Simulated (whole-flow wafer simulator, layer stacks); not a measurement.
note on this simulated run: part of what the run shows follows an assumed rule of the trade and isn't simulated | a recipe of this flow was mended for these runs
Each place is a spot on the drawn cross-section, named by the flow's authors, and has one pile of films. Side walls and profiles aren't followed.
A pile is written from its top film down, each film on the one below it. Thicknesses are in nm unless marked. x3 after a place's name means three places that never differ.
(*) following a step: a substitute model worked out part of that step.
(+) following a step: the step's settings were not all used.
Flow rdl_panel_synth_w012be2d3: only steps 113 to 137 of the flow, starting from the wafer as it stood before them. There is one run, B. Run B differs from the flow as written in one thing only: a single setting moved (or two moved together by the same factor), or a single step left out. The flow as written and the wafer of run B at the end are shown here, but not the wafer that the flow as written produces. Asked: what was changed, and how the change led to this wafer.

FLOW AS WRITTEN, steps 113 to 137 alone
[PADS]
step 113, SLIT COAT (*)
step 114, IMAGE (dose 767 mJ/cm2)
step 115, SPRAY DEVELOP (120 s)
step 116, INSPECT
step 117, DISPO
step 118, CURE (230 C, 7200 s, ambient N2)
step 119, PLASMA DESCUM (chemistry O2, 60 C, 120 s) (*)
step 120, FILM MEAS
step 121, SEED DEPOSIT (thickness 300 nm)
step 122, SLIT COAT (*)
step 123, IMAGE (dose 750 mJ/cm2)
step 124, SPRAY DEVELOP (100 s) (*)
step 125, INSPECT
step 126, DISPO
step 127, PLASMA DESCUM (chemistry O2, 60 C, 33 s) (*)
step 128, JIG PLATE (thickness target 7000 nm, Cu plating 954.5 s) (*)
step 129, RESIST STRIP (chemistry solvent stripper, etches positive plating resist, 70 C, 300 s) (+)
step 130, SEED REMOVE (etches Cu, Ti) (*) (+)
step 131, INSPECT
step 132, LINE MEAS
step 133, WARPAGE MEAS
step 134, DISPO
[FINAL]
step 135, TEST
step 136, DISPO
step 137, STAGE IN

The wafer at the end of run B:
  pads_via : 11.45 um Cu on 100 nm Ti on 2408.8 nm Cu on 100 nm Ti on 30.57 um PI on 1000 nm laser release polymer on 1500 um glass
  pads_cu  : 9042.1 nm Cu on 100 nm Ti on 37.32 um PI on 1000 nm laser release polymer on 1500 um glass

The reason: step 128, JIG PLATE: Cu plating 1241 s was run, while the flow as written has Cu plating 954.5 s.

The path from the change to this, step by step:
  step 128, JIG PLATE (thickness target 7000 nm, Cu plating 954.5 s) (*)
      pads_via: Cu gains 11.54 um (as written it would have been: Cu gains 8307.4)
      pads_cu, pads_land: Cu gains 9132.1 (as written it would have been: Cu gains 7023.8)
